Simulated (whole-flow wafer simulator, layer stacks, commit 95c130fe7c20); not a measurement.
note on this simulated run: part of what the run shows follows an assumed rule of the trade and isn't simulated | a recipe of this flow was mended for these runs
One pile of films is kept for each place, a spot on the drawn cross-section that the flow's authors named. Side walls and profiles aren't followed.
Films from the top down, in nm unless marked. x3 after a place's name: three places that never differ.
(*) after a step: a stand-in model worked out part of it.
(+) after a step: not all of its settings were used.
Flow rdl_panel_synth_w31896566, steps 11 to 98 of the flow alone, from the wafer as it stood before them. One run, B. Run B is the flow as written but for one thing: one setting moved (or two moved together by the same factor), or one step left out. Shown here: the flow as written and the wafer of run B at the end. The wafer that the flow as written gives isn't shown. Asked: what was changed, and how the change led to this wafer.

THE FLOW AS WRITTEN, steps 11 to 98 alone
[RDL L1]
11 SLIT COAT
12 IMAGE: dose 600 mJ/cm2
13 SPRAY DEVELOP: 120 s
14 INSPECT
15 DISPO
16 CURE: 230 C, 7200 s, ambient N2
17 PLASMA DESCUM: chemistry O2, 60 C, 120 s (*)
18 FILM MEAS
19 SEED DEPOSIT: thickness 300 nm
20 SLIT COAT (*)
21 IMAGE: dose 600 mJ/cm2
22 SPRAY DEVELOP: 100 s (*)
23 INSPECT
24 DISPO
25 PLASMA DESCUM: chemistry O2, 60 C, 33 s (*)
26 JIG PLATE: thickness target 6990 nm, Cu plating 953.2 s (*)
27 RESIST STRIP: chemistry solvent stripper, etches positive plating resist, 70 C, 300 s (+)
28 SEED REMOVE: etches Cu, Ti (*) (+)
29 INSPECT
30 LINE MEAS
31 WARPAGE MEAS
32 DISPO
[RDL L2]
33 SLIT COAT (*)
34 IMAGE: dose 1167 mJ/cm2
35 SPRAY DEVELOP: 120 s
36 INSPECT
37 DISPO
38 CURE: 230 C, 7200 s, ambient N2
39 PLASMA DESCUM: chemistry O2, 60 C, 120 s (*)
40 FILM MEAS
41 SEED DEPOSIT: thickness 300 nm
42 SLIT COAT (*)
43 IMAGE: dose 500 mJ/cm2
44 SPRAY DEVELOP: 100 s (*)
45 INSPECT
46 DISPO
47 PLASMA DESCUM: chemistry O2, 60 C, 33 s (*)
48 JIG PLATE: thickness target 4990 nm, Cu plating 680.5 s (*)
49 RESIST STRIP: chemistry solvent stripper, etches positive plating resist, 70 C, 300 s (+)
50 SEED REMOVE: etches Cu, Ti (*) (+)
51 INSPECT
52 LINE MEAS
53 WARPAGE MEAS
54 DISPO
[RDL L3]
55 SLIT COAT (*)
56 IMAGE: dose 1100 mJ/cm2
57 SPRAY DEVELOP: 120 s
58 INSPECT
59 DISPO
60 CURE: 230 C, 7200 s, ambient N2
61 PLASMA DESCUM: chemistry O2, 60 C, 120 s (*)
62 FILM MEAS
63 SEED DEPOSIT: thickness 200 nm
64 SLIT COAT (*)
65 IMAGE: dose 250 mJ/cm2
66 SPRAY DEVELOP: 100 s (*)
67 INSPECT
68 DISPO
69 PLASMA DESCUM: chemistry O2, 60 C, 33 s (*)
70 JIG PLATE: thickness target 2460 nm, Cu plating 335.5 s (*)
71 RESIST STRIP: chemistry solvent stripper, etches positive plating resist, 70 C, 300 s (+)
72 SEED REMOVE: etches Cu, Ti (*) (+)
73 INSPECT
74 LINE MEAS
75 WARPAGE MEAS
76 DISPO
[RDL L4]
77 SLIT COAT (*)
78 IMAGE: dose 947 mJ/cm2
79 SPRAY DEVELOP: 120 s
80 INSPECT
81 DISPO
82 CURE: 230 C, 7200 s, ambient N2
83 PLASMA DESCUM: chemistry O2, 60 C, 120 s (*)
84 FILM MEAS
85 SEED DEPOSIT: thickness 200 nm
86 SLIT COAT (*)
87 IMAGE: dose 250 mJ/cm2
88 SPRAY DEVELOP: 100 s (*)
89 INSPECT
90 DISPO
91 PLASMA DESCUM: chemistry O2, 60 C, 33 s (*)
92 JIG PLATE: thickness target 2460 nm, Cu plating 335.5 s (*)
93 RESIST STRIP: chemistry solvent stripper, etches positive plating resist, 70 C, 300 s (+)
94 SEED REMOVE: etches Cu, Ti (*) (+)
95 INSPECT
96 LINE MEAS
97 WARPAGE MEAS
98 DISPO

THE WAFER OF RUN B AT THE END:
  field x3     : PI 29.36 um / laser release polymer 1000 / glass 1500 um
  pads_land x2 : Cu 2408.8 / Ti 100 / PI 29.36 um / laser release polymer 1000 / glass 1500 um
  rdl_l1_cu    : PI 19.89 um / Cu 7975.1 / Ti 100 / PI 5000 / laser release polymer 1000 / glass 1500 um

The cause: step 26, JIG PLATE: Cu plating 1096 s was run, where the flow has Cu plating 953.2 s.

How the change led to this, step by step:
  26 JIG PLATE: thickness target 6990 nm, Cu plating 953.2 s (*)
      rdl_l1_cu, rdl_l1_via, rdl_l1_rim, rdl_l2_land, rdl_l2_via: Cu +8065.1 (as written it would be: Cu +7014.2)
  33 SLIT COAT (*)
      rdl_l2_cu, rdl_l2_space: PI +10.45 um (as written it would be: PI +9908.1)
      field x3, rdl_l3_cu, rdl_l3_space and 9 more: PI +8309.4 (as written it would be: PI +8062.5)
      (and at 3 more places)
  42 SLIT COAT (*)
      rdl_l1_via: ILINE-POS-THICK-GRADE-A +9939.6 (new film) (as written it would be: ILINE-POS-THICK-GRADE-A +10.08 um (new film))
      rdl_l2_cu, rdl_l2_space: ILINE-POS-THICK-GRADE-A +10.25 um (new film) (as written it would be: ILINE-POS-THICK-GRADE-A +10.13 um (new film))
      (and at 2 more places)
  44 SPRAY DEVELOP: 100 s (*)
      rdl_l2_cu: ILINE-POS-THICK-GRADE-A -10.25 um (all of it) (as written it would be: ILINE-POS-THICK-GRADE-A -10.13 um (all of it))
      rdl_l2_via: ILINE-POS-THICK-GRADE-A -12.34 um (all of it) (as written it would be: ILINE-POS-THICK-GRADE-A -12.5 um (all of it))
  49 RESIST STRIP: chemistry solvent stripper, etches positive plating resist, 70 C, 300 s (+)
      rdl_l1_via: ILINE-POS-THICK-GRADE-A -9909.9 (all of it) (as written it would be: ILINE-POS-THICK-GRADE-A -10.05 um (all of it))
      rdl_l1_space: ILINE-POS-THICK-GRADE-A -10.62 um (all of it) (as written it would be: ILINE-POS-THICK-GRADE-A -10.49 um (all of it))
      (and at 1 more place)
  55 SLIT COAT (*)
      rdl_l2_space: PI +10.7 um (as written it would be: PI +10.58 um)
      rdl_l2_land: PI +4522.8 (new film) (as written it would be: PI +4645.3 (new film))
      (and at 1 more place)
